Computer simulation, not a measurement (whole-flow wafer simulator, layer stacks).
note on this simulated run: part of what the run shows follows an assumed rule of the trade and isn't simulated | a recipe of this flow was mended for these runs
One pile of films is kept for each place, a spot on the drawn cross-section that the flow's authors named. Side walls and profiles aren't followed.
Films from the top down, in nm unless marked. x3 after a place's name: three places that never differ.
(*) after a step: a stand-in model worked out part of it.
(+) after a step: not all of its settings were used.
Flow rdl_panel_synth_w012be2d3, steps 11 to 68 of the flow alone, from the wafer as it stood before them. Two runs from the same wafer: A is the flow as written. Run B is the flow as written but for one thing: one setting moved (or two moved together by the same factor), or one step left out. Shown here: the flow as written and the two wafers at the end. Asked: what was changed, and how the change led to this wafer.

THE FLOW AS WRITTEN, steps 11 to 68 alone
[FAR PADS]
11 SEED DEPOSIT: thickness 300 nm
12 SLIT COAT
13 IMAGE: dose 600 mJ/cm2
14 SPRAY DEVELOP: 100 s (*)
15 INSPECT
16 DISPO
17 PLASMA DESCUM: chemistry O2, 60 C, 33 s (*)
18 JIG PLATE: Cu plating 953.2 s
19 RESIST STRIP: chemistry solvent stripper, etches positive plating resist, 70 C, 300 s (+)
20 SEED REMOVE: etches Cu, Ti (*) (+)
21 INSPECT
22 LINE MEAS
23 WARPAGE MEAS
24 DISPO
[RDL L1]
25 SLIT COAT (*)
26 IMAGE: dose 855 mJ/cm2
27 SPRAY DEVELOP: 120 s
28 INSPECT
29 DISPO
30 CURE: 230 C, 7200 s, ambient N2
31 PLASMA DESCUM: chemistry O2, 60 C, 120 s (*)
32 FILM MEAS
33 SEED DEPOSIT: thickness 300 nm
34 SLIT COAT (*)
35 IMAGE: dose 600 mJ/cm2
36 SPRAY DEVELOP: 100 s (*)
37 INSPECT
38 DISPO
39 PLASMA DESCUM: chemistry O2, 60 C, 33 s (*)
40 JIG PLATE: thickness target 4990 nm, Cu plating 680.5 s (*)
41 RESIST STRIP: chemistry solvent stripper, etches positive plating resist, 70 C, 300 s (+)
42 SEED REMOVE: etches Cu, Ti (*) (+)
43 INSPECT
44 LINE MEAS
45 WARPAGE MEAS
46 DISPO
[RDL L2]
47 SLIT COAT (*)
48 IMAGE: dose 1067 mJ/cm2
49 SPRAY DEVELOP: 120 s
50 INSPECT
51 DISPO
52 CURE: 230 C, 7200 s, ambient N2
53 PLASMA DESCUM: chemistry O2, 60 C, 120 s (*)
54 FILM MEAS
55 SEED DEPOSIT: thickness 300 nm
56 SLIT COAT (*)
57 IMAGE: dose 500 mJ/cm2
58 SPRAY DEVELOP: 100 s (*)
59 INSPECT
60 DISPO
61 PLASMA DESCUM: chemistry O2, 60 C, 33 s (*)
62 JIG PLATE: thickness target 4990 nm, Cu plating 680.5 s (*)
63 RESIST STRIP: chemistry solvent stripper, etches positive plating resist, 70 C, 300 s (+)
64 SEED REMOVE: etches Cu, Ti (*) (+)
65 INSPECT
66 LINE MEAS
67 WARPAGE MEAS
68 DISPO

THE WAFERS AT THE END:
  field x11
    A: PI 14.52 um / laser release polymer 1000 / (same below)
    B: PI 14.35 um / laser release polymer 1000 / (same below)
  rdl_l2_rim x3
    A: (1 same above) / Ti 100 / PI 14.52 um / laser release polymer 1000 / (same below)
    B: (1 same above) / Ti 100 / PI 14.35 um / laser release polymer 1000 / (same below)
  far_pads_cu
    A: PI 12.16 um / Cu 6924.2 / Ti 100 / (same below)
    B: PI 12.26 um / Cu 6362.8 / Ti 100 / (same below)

The cause: step 18, JIG PLATE: Cu plating 876.9 s was run, where the flow has Cu plating 953.2 s.

How the change led to this, step by step:
  18 JIG PLATE: Cu plating 953.2 s
      far_pads_cu, rdl_l1_land, rdl_l1_via: A Cu +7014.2 | B Cu +6452.8
  25 SLIT COAT (*)
      field x11, rdl_l2_cu, rdl_l2_space, rdl_l1_rim, rdl_l2_land, rdl_l2_via, rdl_l2_rim x3: A PI +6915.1 (new film) | B PI +6750.7 (new film)
      rdl_l1_cu: A PI +7354.5 (new film) | B PI +7154.7 (new film)
      (and at 1 more place)
  34 SLIT COAT (*)
      far_pads_cu: A ILINE-POS-THICK-GRADE-A +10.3 um (new film) | B ILINE-POS-THICK-GRADE-A +10.62 um (new film)
      rdl_l1_cu: A ILINE-POS-THICK-GRADE-A +12.38 um (new film) | B ILINE-POS-THICK-GRADE-A +12.74 um (new film)
      (and at 3 more places)
  36 SPRAY DEVELOP: 100 s (*)
      rdl_l1_cu: A ILINE-POS-THICK-GRADE-A -12.38 um (all of it) | B ILINE-POS-THICK-GRADE-A -12.74 um (all of it)
      rdl_l1_land: A ILINE-POS-THICK-GRADE-A -9677 (all of it) | B ILINE-POS-THICK-GRADE-A -9977.3 (all of it)
      (and at 1 more place)
  41 RESIST STRIP: chemistry solvent stripper, etches positive plating resist, 70 C, 300 s (+)
      far_pads_cu: A ILINE-POS-THICK-GRADE-A -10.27 um (all of it) | B ILINE-POS-THICK-GRADE-A -10.6 um (all of it)
      rdl_l1_space: A ILINE-POS-THICK-GRADE-A -12.36 um (all of it) | B ILINE-POS-THICK-GRADE-A -12.76 um (all of it)
  56 SLIT COAT (*)
      rdl_l1_cu: A ILINE-POS-THICK-GRADE-A +10.04 um (new film) | B ILINE-POS-THICK-GRADE-A +9969 (new film)
      rdl_l1_space: A ILINE-POS-THICK-GRADE-A +11.02 um (new film) | B ILINE-POS-THICK-GRADE-A +10.98 um (new film)
  63 RESIST STRIP: chemistry solvent stripper, etches positive plating resist, 70 C, 300 s (+)
      rdl_l1_cu: A ILINE-POS-THICK-GRADE-A -10.01 um (all of it) | B ILINE-POS-THICK-GRADE-A -9939.3 (all of it)
      rdl_l1_space: A ILINE-POS-THICK-GRADE-A -10.99 um (all of it) | B ILINE-POS-THICK-GRADE-A -10.95 um (all of it)
